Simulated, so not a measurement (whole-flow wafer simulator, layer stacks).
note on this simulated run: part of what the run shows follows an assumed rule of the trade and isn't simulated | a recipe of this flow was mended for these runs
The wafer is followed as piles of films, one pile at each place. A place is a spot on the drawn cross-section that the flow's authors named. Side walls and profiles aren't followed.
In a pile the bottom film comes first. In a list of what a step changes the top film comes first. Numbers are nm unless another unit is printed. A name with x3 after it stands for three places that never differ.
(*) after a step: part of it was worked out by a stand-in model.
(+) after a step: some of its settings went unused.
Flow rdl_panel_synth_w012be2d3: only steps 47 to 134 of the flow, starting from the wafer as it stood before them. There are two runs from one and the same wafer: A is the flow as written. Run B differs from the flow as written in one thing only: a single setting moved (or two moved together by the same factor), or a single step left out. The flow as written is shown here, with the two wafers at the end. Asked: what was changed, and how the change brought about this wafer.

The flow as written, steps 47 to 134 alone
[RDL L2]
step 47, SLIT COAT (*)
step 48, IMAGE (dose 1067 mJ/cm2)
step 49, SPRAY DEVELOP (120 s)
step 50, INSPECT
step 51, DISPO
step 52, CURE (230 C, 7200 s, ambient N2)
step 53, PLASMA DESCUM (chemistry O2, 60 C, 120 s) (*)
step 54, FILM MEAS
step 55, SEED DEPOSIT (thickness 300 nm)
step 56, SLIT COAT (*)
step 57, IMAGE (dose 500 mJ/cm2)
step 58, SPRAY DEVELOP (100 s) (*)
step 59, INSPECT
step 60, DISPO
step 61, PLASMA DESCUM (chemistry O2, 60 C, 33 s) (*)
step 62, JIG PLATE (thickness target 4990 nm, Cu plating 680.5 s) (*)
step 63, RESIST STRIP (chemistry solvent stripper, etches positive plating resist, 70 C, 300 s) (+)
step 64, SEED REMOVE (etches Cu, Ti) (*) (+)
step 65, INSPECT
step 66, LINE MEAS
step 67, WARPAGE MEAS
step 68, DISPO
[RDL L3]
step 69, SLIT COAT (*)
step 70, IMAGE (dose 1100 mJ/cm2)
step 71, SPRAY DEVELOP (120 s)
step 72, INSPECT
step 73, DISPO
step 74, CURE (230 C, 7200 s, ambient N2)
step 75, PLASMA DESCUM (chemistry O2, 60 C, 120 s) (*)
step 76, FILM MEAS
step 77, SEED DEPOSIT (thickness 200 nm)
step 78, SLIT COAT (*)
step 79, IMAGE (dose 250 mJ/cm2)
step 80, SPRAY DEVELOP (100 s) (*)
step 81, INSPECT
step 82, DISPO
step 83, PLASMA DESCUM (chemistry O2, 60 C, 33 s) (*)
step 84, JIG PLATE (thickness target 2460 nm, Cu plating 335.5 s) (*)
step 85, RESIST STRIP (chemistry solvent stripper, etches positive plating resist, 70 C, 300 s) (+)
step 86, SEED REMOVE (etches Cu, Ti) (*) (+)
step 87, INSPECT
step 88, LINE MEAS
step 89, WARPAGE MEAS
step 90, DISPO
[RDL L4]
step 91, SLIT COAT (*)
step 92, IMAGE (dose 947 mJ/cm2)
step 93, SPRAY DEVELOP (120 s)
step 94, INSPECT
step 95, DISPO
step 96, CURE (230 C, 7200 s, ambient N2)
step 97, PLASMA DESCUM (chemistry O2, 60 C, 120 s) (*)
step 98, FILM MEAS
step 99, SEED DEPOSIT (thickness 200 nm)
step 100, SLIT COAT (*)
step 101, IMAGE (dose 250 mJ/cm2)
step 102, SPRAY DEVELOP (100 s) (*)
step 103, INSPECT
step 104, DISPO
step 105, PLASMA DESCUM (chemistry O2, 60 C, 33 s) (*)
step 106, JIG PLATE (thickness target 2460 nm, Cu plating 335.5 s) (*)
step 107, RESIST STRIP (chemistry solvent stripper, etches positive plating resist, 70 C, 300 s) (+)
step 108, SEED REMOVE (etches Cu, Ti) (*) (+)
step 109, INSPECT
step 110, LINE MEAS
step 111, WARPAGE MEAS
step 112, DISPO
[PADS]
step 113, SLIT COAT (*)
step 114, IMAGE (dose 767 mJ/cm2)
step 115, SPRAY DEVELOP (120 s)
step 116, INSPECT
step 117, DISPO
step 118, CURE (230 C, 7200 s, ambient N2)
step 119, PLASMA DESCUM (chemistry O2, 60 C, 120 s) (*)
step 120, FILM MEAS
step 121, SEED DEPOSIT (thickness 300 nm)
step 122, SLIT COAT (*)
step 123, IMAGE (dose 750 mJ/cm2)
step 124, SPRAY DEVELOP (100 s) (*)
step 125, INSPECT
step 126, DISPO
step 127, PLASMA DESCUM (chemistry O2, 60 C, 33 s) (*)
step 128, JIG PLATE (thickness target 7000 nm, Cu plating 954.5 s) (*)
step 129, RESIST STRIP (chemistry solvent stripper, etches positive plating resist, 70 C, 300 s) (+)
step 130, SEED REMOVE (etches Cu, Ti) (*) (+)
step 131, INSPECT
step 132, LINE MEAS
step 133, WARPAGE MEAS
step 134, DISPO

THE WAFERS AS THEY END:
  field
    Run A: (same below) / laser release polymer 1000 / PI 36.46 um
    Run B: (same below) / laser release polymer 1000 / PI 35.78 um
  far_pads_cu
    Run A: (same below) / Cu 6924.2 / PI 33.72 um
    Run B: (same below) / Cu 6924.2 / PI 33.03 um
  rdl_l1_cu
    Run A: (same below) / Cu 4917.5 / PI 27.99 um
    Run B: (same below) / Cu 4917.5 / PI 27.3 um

What caused this: step 62, JIG PLATE: Cu plating 374.3 s was run, though the flow has Cu plating 680.5 s.

Step by step, how the change led to this:
  step 62, JIG PLATE (thickness target 4990 nm, Cu plating 680.5 s) (*)
      rdl_l2_cu, rdl_l2_land, rdl_l2_via, rdl_l2_rim, rdl_l3_land, rdl_l3_via: A +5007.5 Cu | B +2754.3 Cu
  step 69, SLIT COAT (*)
      rdl_l2_space: A +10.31 um PI | B +8531.5 PI
      rdl_l2_via: A +11.04 um PI (new film) | B +9876.5 PI (new film)
      (and at 20 other places as well)
  step 78, SLIT COAT (*)
      rdl_l2_cu: A +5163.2 ILINE-POS-THICK-GRADE-A (new film) | B +5015.6 ILINE-POS-THICK-GRADE-A (new film)
      rdl_l2_space: A +5535.4 ILINE-POS-THICK-GRADE-A (new film) | B +5224.4 ILINE-POS-THICK-GRADE-A (new film)
      (and at 7 other places as well)
  step 80, SPRAY DEVELOP (100 s) (*)
      rdl_l3_cu: A -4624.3 ILINE-POS-THICK-GRADE-A (all of it) | B -4459.4 ILINE-POS-THICK-GRADE-A (all of it)
      rdl_l3_land: A -2880.1 ILINE-POS-THICK-GRADE-A (all of it) | B -3033.3 ILINE-POS-THICK-GRADE-A (all of it)
      (and at 1 other place as well)
  step 85, RESIST STRIP (chemistry solvent stripper, etches positive plating resist, 70 C, 300 s) (+)
      rdl_l2_cu: A -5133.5 ILINE-POS-THICK-GRADE-A (all of it) | B -4985.9 ILINE-POS-THICK-GRADE-A (all of it)
      rdl_l2_space: A -5505.7 ILINE-POS-THICK-GRADE-A (all of it) | B -5194.7 ILINE-POS-THICK-GRADE-A (all of it)
      (and at 4 other places as well)
  step 91, SLIT COAT (*)
      rdl_l2_space: A +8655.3 PI | B +8347.3 PI
      rdl_l1_rim: A +8215.5 PI | B +7874.5 PI
      (and at 5 other places as well)
  step 100, SLIT COAT (*)
      rdl_l2_cu: A +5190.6 ILINE-POS-THICK-GRADE-A (new film) | B +5061.3 ILINE-POS-THICK-GRADE-A (new film)
      rdl_l2_space: A +5188.5 ILINE-POS-THICK-GRADE-A (new film) | B +5058.3 ILINE-POS-THICK-GRADE-A (new film)
      (and at 2 other places as well)
  step 107, RESIST STRIP (chemistry solvent stripper, etches positive plating resist, 70 C, 300 s) (+)
      rdl_l2_cu: A -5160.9 ILINE-POS-THICK-GRADE-A (all of it) | B -5031.6 ILINE-POS-THICK-GRADE-A (all of it)
      rdl_l2_space: A -5158.8 ILINE-POS-THICK-GRADE-A (all of it) | B -5028.6 ILINE-POS-THICK-GRADE-A (all of it)
      (and at 2 other places as well)
  step 113, SLIT COAT (*)
      rdl_l2_via: A +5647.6 PI | B +5879.2 PI
  step 122, SLIT COAT (*)
      rdl_l2_cu, rdl_l2_space: A +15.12 um ILINE-POS-THICK-GRADE-A (new film) | B +15.04 um ILINE-POS-THICK-GRADE-A (new film)
      rdl_l1_space: A +15.17 um ILINE-POS-THICK-GRADE-A (new film) | B +15.18 um ILINE-POS-THICK-GRADE-A (new film)
      (and at 9 other places as well)
  step 129, RESIST STRIP (chemistry solvent stripper, etches positive plating resist, 70 C, 300 s) (+)
      rdl_l2_cu, rdl_l2_space: A -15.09 um ILINE-POS-THICK-GRADE-A (all of it) | B -15.01 um ILINE-POS-THICK-GRADE-A (all of it)
      rdl_l1_space: A -15.14 um ILINE-POS-THICK-GRADE-A (all of it) | B -15.15 um ILINE-POS-THICK-GRADE-A (all of it)
      (and at 9 other places as well)
